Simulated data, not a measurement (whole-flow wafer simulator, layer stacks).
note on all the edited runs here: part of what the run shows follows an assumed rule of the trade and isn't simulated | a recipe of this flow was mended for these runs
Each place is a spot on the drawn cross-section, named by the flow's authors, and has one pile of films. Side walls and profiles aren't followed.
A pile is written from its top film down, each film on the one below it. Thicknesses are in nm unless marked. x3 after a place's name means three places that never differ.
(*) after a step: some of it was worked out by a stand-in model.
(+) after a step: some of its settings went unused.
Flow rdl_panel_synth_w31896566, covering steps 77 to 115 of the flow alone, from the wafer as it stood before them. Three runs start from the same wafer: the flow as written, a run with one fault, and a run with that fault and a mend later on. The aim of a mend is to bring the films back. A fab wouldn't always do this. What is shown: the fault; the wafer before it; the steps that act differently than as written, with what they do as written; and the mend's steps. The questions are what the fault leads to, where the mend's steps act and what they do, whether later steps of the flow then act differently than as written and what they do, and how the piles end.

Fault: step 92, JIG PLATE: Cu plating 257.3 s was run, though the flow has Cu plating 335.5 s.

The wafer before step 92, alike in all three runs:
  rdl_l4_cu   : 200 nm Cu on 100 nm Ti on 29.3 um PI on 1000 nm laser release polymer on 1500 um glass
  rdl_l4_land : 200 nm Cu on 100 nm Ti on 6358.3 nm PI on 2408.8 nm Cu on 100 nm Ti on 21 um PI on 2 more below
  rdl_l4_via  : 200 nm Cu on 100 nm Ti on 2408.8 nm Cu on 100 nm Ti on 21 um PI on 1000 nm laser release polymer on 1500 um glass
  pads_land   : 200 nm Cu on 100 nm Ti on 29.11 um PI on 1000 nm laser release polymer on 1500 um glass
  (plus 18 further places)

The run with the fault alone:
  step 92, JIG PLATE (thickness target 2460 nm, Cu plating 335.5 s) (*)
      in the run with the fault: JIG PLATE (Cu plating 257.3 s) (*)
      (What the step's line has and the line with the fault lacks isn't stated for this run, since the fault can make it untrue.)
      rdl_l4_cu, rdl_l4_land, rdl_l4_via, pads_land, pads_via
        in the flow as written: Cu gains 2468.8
        in the run with the fault: Cu gains 1893.4
  Steps further on in the flow that do not act as written:
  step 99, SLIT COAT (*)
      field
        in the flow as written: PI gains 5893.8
        in the run with the fault: PI gains 5680.1
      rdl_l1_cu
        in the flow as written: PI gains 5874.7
        in the run with the fault: PI gains 5661.3
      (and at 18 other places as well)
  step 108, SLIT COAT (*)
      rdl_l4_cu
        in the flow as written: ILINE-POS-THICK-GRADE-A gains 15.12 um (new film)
        in the run with the fault: ILINE-POS-THICK-GRADE-A gains 14.93 um (new film)
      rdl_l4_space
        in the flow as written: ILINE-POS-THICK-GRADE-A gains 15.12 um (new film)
        in the run with the fault: ILINE-POS-THICK-GRADE-A gains 14.95 um (new film)
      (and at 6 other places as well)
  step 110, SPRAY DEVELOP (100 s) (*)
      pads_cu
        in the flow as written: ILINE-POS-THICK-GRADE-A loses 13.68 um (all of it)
        in the run with the fault: ILINE-POS-THICK-GRADE-A loses 13.65 um (all of it)
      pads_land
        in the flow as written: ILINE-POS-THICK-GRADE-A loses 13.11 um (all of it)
        in the run with the fault: ILINE-POS-THICK-GRADE-A loses 13.16 um (all of it)
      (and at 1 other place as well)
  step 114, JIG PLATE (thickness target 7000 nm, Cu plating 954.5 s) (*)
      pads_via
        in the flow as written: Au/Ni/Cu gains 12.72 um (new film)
        in the run with the fault: Au/Ni/Cu gains 12.79 um (new film)
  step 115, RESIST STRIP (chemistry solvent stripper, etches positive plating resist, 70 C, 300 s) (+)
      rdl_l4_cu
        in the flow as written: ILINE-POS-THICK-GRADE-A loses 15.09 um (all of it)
        in the run with the fault: ILINE-POS-THICK-GRADE-A loses 14.9 um (all of it)
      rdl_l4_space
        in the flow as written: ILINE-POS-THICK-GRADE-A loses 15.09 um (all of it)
        in the run with the fault: ILINE-POS-THICK-GRADE-A loses 14.92 um (all of it)
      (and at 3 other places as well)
  At rdl_l4_cu, rdl_l4_space, rdl_l4_land, rdl_l4_via, pads_land, pads_via, the piles at the end differ from the flow's by more than 2% or 0.5 nm, whichever is larger.
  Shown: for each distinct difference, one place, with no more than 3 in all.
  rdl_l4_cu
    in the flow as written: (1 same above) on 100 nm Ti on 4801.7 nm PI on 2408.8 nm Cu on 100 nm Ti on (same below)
    in the run with the fault: (1 same above) on 100 nm Ti on 4652.5 nm PI on 1833.4 nm Cu on 100 nm Ti on (same below)
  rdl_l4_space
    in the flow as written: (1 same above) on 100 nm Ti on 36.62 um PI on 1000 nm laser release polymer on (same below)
    in the run with the fault: (1 same above) on 100 nm Ti on 35.87 um PI on 1000 nm laser release polymer on (same below)
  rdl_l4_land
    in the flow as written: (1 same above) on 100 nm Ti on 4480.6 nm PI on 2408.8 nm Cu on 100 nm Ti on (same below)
    in the run with the fault: (1 same above) on 100 nm Ti on 4014.6 nm PI on 1833.4 nm Cu on 100 nm Ti on (same below)

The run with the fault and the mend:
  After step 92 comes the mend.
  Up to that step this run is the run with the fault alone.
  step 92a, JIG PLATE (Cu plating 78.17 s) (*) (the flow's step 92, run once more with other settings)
      rdl_l4_cu, rdl_l4_land, rdl_l4_via, pads_land, pads_via
        Cu gains 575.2
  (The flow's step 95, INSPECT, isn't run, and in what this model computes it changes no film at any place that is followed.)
  Later steps of the flow that are run all act as written at every place that is followed, up to a difference of at most 2% or 0.5 nm, whichever is larger.
  The piles end only slightly different from the flow's at the places that both follow, by no more than 2% or 0.5 nm, whichever is larger.
